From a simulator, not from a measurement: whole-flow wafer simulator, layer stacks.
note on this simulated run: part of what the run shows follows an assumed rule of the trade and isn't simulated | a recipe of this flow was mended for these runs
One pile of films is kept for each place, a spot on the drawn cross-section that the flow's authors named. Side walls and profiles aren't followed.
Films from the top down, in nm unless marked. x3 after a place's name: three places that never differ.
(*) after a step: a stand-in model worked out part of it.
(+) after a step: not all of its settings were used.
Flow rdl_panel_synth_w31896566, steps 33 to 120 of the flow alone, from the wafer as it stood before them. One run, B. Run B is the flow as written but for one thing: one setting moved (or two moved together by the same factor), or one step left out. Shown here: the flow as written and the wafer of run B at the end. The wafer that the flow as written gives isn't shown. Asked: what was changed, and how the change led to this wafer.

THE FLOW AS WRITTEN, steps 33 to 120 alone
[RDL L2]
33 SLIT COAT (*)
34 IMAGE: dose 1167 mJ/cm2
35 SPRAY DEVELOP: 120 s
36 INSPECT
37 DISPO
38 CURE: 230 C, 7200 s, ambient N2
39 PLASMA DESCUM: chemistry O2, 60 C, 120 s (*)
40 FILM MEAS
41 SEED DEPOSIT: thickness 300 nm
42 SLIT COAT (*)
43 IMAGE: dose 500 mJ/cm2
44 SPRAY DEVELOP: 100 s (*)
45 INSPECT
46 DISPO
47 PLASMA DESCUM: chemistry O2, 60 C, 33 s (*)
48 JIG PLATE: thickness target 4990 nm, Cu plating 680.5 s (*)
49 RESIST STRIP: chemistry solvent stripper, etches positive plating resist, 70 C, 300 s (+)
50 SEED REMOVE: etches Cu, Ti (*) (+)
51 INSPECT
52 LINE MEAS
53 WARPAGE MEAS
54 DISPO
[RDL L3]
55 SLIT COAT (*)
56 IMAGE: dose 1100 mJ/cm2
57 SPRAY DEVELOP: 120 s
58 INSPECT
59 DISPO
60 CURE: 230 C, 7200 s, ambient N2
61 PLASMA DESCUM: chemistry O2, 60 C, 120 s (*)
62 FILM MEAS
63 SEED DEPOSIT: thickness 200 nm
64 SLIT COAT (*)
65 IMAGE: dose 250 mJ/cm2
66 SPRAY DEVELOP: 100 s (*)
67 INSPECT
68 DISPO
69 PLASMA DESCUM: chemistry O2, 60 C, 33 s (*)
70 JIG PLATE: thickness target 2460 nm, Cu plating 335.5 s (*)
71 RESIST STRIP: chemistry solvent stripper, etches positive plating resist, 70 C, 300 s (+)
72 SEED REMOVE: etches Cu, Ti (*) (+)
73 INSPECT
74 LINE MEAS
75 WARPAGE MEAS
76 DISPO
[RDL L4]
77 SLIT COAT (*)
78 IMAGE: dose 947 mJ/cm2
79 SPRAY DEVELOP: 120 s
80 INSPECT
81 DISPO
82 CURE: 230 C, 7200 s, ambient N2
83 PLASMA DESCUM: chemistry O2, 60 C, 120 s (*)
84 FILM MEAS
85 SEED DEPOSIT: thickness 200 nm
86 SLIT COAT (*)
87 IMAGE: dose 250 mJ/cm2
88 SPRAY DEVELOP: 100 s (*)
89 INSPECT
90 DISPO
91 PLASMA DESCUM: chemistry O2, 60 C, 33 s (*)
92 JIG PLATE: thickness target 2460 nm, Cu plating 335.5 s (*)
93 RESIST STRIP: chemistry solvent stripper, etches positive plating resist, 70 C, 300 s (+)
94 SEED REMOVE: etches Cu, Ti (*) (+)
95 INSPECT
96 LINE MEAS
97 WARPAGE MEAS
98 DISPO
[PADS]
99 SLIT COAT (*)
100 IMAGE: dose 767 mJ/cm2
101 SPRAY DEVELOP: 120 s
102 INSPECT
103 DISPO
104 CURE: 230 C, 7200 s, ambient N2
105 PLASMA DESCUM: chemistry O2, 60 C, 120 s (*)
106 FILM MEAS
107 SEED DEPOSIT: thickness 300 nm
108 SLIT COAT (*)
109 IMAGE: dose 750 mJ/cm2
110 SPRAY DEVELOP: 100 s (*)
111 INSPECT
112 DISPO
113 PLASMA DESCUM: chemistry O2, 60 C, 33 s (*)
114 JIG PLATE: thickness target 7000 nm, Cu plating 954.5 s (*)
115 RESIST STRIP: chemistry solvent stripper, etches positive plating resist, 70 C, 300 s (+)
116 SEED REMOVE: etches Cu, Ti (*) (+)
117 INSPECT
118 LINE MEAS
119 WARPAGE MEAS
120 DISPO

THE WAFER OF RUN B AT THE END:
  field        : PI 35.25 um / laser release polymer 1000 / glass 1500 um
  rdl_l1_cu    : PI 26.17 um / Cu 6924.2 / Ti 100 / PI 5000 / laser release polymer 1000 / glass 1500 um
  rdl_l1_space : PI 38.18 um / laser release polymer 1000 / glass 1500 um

The cause: step 48, JIG PLATE: Cu plating 782.6 s was run, where the flow has Cu plating 680.5 s.

How the change led to this, step by step:
  48 JIG PLATE: thickness target 4990 nm, Cu plating 680.5 s (*)
      rdl_l2_cu, rdl_l2_land, rdl_l2_via, rdl_l2_rim, rdl_l3_land, rdl_l3_via: Cu +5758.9 (as written it would be: Cu +5007.5)
  55 SLIT COAT (*)
      rdl_l3_cu, rdl_l3_space: PI +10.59 um (as written it would be: PI +9998.1)
      field, rdl_l4_cu, rdl_l4_space and 6 more: PI +8180.1 (as written it would be: PI +7936.4)
      (and at 7 more places)
  64 SLIT COAT (*)
      rdl_l1_rim: ILINE-POS-THICK-GRADE-A +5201 (new film) (as written it would be: ILINE-POS-THICK-GRADE-A +5077.5 (new film))
      rdl_l2_via: ILINE-POS-THICK-GRADE-A +4157 (new film) (as written it would be: ILINE-POS-THICK-GRADE-A +4385.9 (new film))
  71 RESIST STRIP: chemistry solvent stripper, etches positive plating resist, 70 C, 300 s (+)
      rdl_l1_rim: ILINE-POS-THICK-GRADE-A -5171.3 (all of it) (as written it would be: ILINE-POS-THICK-GRADE-A -5047.8 (all of it))
      rdl_l2_via: ILINE-POS-THICK-GRADE-A -4127.3 (all of it) (as written it would be: ILINE-POS-THICK-GRADE-A -4356.2 (all of it))
  77 SLIT COAT (*)
      rdl_l2_via: PI +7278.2 (as written it would be: PI +7515)
      rdl_l3_via: PI +11.79 um (new film) (as written it would be: PI +11.89 um (new film))
  93 RESIST STRIP: chemistry solvent stripper, etches positive plating resist, 70 C, 300 s (+)
      rdl_l2_via: ILINE-POS-THICK-GRADE-A -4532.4 (all of it) (as written it would be: ILINE-POS-THICK-GRADE-A -4625.4 (all of it))
  108 SLIT COAT (*)
      rdl_l2_cu, rdl_l2_space: ILINE-POS-THICK-GRADE-A +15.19 um (new film) (as written it would be: ILINE-POS-THICK-GRADE-A +15.16 um (new film))
      rdl_l2_land: ILINE-POS-THICK-GRADE-A +14.82 um (new film) (as written it would be: ILINE-POS-THICK-GRADE-A +14.84 um (new film))
      (and at 5 more places)
  115 RESIST STRIP: chemistry solvent stripper, etches positive plating resist, 70 C, 300 s (+)
      rdl_l2_cu, rdl_l2_space: ILINE-POS-THICK-GRADE-A -15.16 um (all of it) (as written it would be: ILINE-POS-THICK-GRADE-A -15.13 um (all of it))
      rdl_l2_land: ILINE-POS-THICK-GRADE-A -14.79 um (all of it) (as written it would be: ILINE-POS-THICK-GRADE-A -14.81 um (all of it))
      (and at 5 more places)
